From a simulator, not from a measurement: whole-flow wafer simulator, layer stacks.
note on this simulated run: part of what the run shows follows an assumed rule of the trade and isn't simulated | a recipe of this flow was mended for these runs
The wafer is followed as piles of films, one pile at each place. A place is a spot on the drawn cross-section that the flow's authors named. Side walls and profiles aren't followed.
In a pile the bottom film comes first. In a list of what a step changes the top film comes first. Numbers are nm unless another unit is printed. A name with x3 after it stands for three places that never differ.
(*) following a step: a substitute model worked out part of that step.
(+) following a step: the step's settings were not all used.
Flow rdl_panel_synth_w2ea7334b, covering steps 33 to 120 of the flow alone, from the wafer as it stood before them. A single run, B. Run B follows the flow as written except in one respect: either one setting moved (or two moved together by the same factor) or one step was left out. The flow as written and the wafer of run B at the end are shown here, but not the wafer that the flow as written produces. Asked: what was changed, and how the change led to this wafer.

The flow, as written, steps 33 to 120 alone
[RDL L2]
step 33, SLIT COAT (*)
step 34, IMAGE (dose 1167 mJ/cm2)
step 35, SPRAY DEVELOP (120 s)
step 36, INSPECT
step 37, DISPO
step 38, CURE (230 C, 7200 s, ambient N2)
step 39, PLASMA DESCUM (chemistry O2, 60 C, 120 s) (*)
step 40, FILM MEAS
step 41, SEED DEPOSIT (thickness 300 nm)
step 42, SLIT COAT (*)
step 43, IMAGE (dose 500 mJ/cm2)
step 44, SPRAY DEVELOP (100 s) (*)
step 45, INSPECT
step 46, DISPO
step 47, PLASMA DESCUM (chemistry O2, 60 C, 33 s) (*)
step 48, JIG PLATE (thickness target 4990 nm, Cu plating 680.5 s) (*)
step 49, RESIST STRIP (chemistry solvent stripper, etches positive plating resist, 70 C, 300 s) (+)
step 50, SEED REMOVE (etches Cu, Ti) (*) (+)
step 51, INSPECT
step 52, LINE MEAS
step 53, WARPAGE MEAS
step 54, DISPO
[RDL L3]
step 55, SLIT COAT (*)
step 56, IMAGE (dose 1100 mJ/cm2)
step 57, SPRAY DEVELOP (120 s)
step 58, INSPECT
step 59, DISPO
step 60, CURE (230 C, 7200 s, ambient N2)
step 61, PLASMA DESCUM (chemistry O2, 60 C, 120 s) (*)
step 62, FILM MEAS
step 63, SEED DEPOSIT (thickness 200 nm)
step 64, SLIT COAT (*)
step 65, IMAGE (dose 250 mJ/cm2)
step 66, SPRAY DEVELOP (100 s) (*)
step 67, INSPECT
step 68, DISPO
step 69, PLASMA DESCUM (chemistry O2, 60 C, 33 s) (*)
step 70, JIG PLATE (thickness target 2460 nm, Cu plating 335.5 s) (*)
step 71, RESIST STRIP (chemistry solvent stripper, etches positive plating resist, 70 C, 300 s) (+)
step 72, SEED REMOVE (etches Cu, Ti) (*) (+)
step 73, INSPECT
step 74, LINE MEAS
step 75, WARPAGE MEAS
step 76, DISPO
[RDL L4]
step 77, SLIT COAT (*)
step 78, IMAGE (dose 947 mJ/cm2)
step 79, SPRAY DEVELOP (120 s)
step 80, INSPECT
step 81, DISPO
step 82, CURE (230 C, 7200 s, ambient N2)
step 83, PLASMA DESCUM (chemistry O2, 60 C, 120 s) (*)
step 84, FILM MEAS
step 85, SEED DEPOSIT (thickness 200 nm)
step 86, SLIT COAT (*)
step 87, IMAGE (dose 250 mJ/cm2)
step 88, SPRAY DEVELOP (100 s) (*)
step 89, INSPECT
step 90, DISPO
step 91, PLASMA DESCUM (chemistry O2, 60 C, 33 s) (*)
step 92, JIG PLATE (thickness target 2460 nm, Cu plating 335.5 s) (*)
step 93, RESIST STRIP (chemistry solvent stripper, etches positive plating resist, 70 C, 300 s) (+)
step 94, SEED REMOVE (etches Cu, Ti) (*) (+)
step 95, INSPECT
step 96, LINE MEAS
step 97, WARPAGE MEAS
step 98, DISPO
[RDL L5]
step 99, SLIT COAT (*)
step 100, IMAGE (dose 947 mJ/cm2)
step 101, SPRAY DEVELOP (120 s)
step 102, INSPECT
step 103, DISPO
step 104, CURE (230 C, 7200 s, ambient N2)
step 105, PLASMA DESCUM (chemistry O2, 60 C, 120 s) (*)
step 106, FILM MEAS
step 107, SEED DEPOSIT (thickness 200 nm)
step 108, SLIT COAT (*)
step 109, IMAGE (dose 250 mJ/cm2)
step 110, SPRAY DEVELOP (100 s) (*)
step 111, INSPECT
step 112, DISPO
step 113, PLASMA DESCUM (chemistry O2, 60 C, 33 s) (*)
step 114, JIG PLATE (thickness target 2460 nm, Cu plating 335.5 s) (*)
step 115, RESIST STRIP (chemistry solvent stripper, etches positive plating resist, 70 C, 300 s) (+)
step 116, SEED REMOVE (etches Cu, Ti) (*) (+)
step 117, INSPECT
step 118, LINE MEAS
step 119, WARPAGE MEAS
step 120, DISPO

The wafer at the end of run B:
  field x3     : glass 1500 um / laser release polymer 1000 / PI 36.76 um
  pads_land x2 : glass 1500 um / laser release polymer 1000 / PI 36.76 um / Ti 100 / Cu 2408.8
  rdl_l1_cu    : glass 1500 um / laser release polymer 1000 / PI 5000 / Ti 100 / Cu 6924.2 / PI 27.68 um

Cause: step 48, JIG PLATE: Cu plating 476.3 s was run, whereas the flow has Cu plating 680.5 s.

The path from the change to this, step by step:
  step 48, JIG PLATE (thickness target 4990 nm, Cu plating 680.5 s) (*)
      rdl_l2_cu, rdl_l2_land, rdl_l2_via, rdl_l2_rim, rdl_l3_land, rdl_l3_via: +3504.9 Cu (it would be, as written: +5007.5 Cu)
  step 55, SLIT COAT (*)
      rdl_l2_space: +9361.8 PI (it would be, as written: +10.58 um PI)
      rdl_l2_via: +9934.6 PI (new film) (it would be, as written: +10.74 um PI (new film))
      (and at 22 other places as well)
  step 64, SLIT COAT (*)
      rdl_l3_cu, rdl_l3_space: +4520 ILINE-POS-THICK-GRADE-A (new film) (it would be, as written: +4624.3 ILINE-POS-THICK-GRADE-A (new film))
      rdl_l2_cu: +5181.4 ILINE-POS-THICK-GRADE-A (new film) (it would be, as written: +5291.3 ILINE-POS-THICK-GRADE-A (new film))
      (and at 5 other places as well)
  step 66, SPRAY DEVELOP (100 s) (*)
      rdl_l3_cu: -4520 ILINE-POS-THICK-GRADE-A (all of it) (it would be, as written: -4624.3 ILINE-POS-THICK-GRADE-A (all of it))
      rdl_l3_land: -2977.1 ILINE-POS-THICK-GRADE-A (all of it) (it would be, as written: -2880.1 ILINE-POS-THICK-GRADE-A (all of it))
  step 71, RESIST STRIP (chemistry solvent stripper, etches positive plating resist, 70 C, 300 s) (+)
      rdl_l2_cu: -5151.7 ILINE-POS-THICK-GRADE-A (all of it) (it would be, as written: -5261.6 ILINE-POS-THICK-GRADE-A (all of it))
      rdl_l2_space: -5397.6 ILINE-POS-THICK-GRADE-A (all of it) (it would be, as written: -5594.9 ILINE-POS-THICK-GRADE-A (all of it))
      (and at 4 other places as well)
  step 77, SLIT COAT (*)
      rdl_l2_space: +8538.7 PI (it would be, as written: +8736.1 PI)
      rdl_l1_rim: +7947.4 PI (it would be, as written: +8189.4 PI)
      (and at 3 other places as well)
  step 86, SLIT COAT (*)
      rdl_l2_via: +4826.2 ILINE-POS-THICK-GRADE-A (new film) (it would be, as written: +4655.1 ILINE-POS-THICK-GRADE-A (new film))
  step 93, RESIST STRIP (chemistry solvent stripper, etches positive plating resist, 70 C, 300 s) (+)
      rdl_l2_via: -4796.5 ILINE-POS-THICK-GRADE-A (all of it) (it would be, as written: -4625.4 ILINE-POS-THICK-GRADE-A (all of it))
  step 99, SLIT COAT (*)
      rdl_l2_via: +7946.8 PI (it would be, as written: +7775.6 PI)
